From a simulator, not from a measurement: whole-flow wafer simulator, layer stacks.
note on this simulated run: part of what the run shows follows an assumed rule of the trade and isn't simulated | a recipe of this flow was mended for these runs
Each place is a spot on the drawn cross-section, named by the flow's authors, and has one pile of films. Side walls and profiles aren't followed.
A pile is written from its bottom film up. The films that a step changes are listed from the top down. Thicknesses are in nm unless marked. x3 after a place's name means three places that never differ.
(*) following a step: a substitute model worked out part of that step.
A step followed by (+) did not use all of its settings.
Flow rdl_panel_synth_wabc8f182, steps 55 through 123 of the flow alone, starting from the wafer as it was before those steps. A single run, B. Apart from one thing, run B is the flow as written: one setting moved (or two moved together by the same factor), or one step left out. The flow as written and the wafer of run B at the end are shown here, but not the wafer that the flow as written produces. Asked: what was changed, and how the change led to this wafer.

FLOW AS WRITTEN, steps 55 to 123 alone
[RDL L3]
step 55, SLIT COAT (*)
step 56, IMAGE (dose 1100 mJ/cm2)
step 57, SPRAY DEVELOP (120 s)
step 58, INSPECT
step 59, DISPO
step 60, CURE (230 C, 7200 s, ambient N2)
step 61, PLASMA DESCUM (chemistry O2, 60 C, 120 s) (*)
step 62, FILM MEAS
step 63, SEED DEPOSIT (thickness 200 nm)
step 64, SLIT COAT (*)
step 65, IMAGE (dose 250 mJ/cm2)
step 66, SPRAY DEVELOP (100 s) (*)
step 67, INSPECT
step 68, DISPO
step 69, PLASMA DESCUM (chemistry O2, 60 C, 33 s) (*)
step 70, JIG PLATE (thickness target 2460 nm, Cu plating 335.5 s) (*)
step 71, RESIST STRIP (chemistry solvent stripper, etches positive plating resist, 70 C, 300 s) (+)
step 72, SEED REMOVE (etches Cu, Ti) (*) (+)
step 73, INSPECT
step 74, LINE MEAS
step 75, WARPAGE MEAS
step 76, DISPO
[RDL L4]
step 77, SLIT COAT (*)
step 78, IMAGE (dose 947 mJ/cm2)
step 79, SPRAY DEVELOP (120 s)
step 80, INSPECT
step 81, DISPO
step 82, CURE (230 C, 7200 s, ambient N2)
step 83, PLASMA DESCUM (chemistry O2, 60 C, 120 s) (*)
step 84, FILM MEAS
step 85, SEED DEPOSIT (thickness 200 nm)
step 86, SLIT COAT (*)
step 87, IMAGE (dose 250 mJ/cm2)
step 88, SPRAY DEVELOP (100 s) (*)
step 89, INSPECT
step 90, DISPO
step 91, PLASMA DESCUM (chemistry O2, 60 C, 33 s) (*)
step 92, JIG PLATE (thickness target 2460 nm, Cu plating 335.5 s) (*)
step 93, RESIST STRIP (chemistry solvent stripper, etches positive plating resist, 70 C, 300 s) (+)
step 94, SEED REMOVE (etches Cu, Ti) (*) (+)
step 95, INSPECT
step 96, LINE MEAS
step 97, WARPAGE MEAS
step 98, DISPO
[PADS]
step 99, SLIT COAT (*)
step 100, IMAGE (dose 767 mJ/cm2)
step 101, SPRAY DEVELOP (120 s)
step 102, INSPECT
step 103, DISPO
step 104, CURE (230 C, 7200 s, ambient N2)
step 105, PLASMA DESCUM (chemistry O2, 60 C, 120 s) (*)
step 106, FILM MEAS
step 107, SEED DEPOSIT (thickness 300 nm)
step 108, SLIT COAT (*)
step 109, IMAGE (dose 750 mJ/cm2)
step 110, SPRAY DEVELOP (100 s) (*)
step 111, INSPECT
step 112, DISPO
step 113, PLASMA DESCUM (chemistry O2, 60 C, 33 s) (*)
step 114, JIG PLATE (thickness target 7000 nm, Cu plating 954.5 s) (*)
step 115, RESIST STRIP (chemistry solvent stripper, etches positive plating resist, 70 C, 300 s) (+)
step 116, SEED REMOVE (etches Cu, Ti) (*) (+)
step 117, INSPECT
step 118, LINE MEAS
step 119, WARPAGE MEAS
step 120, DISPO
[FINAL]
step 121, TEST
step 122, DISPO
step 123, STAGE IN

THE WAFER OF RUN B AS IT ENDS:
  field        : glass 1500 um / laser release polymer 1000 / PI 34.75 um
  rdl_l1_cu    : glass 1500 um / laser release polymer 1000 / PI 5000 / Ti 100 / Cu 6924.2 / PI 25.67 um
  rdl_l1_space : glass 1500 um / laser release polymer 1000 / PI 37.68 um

What caused this: step 70, JIG PLATE: Cu plating 285.2 s was run, while the flow as written has Cu plating 335.5 s.

How this came from the change, step by step:
  step 70, JIG PLATE (thickness target 2460 nm, Cu plating 335.5 s) (*)
      rdl_l3_cu, rdl_l3_land, rdl_l3_via, rdl_l4_land, rdl_l4_via: +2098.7 Cu (it would be, as written: +2468.8 Cu)
  step 77, SLIT COAT (*)
      field, pads_cu, pads_space, pads_land, pads_via: +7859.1 PI (it would be, as written: +8112.6 PI)
      rdl_l1_cu: +7727 PI (it would be, as written: +7979.2 PI)
      (also at 13 further places)
  step 86, SLIT COAT (*)
      rdl_l3_land: +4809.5 ILINE-POS-THICK-GRADE-A (new film) (it would be, as written: +4693.2 ILINE-POS-THICK-GRADE-A (new film))
      rdl_l3_via: +4774.2 ILINE-POS-THICK-GRADE-A (new film) (it would be, as written: +4627.8 ILINE-POS-THICK-GRADE-A (new film))
  step 93, RESIST STRIP (chemistry solvent stripper, etches positive plating resist, 70 C, 300 s) (+)
      rdl_l3_land: -4779.8 ILINE-POS-THICK-GRADE-A (all of it) (it would be, as written: -4663.5 ILINE-POS-THICK-GRADE-A (all of it))
      rdl_l3_via: -4744.5 ILINE-POS-THICK-GRADE-A (all of it) (it would be, as written: -4598.1 ILINE-POS-THICK-GRADE-A (all of it))
  step 99, SLIT COAT (*)
      rdl_l3_via: +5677 PI (it would be, as written: +5534.5 PI)
      rdl_l4_via: +10.93 um PI (new film) (it would be, as written: +10.89 um PI (new film))
  step 108, SLIT COAT (*)
      rdl_l4_cu, rdl_l4_space: +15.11 um ILINE-POS-THICK-GRADE-A (new film) (it would be, as written: +15.12 um ILINE-POS-THICK-GRADE-A (new film))
      rdl_l3_cu: +15.02 um ILINE-POS-THICK-GRADE-A (new film) (it would be, as written: +15.04 um ILINE-POS-THICK-GRADE-A (new film))
      (also at 5 further places)
  step 115, RESIST STRIP (chemistry solvent stripper, etches positive plating resist, 70 C, 300 s) (+)
      rdl_l4_cu, rdl_l4_space: -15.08 um ILINE-POS-THICK-GRADE-A (all of it) (it would be, as written: -15.09 um ILINE-POS-THICK-GRADE-A (all of it))
      rdl_l3_cu: -14.99 um ILINE-POS-THICK-GRADE-A (all of it) (it would be, as written: -15.01 um ILINE-POS-THICK-GRADE-A (all of it))
      (also at 5 further places)
